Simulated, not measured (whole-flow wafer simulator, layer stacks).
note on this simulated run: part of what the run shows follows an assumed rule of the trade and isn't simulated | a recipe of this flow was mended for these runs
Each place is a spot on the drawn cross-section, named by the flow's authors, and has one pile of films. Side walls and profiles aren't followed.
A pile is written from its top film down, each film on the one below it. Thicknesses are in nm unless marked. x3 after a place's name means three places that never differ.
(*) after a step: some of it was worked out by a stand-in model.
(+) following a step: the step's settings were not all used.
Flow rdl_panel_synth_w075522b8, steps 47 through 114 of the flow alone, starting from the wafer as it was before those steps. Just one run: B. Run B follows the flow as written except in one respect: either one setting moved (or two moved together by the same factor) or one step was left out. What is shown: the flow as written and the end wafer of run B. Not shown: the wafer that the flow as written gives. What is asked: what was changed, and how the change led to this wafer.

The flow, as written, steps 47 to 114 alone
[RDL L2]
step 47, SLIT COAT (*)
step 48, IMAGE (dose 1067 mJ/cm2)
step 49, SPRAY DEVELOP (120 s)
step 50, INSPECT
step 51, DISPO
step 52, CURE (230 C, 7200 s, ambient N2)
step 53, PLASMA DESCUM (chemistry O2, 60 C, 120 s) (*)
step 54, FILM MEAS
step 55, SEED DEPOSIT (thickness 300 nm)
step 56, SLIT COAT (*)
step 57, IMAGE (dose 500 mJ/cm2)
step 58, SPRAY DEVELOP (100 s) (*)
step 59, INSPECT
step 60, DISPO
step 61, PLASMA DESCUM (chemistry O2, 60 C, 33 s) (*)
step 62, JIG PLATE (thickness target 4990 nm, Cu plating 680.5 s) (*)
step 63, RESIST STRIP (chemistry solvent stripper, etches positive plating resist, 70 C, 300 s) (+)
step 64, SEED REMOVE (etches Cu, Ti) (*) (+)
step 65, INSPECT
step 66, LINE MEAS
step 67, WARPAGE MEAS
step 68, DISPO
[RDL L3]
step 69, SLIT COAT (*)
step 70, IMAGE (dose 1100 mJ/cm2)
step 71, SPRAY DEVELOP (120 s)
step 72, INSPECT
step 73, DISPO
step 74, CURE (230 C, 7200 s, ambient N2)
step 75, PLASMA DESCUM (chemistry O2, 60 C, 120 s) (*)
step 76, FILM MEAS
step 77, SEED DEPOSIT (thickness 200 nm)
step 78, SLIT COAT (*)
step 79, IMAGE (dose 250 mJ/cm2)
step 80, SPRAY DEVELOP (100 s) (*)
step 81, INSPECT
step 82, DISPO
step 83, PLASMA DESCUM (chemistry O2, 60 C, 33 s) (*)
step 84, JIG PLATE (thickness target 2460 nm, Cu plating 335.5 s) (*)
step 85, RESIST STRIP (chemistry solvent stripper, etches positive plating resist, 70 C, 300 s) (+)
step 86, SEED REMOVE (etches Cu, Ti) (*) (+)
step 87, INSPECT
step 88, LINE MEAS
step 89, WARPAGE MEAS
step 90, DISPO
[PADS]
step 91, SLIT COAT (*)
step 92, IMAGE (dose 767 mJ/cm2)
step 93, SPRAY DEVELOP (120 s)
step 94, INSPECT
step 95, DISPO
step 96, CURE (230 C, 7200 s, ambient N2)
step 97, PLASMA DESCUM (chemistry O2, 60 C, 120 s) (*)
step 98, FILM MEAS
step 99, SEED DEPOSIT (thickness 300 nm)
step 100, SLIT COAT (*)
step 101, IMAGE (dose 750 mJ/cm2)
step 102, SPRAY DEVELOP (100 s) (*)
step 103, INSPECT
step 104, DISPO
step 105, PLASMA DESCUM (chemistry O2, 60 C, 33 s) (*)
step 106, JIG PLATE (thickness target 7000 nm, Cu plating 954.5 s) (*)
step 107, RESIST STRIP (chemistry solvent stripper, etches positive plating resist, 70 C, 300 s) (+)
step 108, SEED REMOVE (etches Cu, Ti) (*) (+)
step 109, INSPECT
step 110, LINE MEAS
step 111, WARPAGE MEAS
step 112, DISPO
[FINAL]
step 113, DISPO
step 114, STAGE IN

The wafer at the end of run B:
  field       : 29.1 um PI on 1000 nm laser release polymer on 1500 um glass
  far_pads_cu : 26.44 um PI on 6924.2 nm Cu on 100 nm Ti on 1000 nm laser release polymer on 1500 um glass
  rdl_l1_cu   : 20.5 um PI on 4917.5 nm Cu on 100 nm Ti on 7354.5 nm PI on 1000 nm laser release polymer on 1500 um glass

What caused this: step 62, JIG PLATE: Cu plating 986.7 s was run, though the flow has Cu plating 680.5 s.

Step by step, how the change led to this:
  step 62, JIG PLATE (thickness target 4990 nm, Cu plating 680.5 s) (*)
      rdl_l2_cu, rdl_l2_land, rdl_l2_via, rdl_l2_rim, rdl_l3_land, rdl_l3_via: Cu gains 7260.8 (in the flow as written it would be: Cu gains 5007.5)
  step 69, SLIT COAT (*)
      rdl_l3_cu, rdl_l3_space: PI gains 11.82 um (in the flow as written it would be: PI gains 9998.1)
      rdl_l1_rim: PI gains 11.17 um (in the flow as written it would be: PI gains 9339.9)
      (and at 14 other places as well)
  step 78, SLIT COAT (*)
      rdl_l3_cu, rdl_l3_space: ILINE-POS-THICK-GRADE-A gains 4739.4 (new film) (in the flow as written it would be: ILINE-POS-THICK-GRADE-A gains 4624.3 (new film))
      rdl_l2_space: ILINE-POS-THICK-GRADE-A gains 5747.7 (new film) (in the flow as written it would be: ILINE-POS-THICK-GRADE-A gains 5535.4 (new film))
      (and at 4 other places as well)
  step 80, SPRAY DEVELOP (100 s) (*)
      rdl_l3_cu: ILINE-POS-THICK-GRADE-A loses 4739.4 (all of it) (in the flow as written it would be: ILINE-POS-THICK-GRADE-A loses 4624.3 (all of it))
      rdl_l3_land: ILINE-POS-THICK-GRADE-A loses 2773.1 (all of it) (in the flow as written it would be: ILINE-POS-THICK-GRADE-A loses 2880.1 (all of it))
  step 85, RESIST STRIP (chemistry solvent stripper, etches positive plating resist, 70 C, 300 s) (+)
      rdl_l2_space: ILINE-POS-THICK-GRADE-A loses 5718 (all of it) (in the flow as written it would be: ILINE-POS-THICK-GRADE-A loses 5505.7 (all of it))
      rdl_l1_rim: ILINE-POS-THICK-GRADE-A loses 5259.5 (all of it) (in the flow as written it would be: ILINE-POS-THICK-GRADE-A loses 5069.9 (all of it))
      (and at 3 other places as well)
  step 91, SLIT COAT (*)
      far_pads_cu: PI gains 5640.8 (in the flow as written it would be: PI gains 5838.2)
      rdl_l1_cu: PI gains 5868.5 (in the flow as written it would be: PI gains 6093.4)
      (and at 10 other places as well)
  step 100, SLIT COAT (*)
      far_pads_cu: ILINE-POS-THICK-GRADE-A gains 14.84 um (new film) (in the flow as written it would be: ILINE-POS-THICK-GRADE-A gains 14.95 um (new film))
      rdl_l1_cu: ILINE-POS-THICK-GRADE-A gains 15.09 um (new film) (in the flow as written it would be: ILINE-POS-THICK-GRADE-A gains 15.24 um (new film))
      (and at 13 other places as well)
  step 107, RESIST STRIP (chemistry solvent stripper, etches positive plating resist, 70 C, 300 s) (+)
      far_pads_cu: ILINE-POS-THICK-GRADE-A loses 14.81 um (all of it) (in the flow as written it would be: ILINE-POS-THICK-GRADE-A loses 14.92 um (all of it))
      rdl_l1_cu: ILINE-POS-THICK-GRADE-A loses 15.06 um (all of it) (in the flow as written it would be: ILINE-POS-THICK-GRADE-A loses 15.21 um (all of it))
      (and at 13 other places as well)
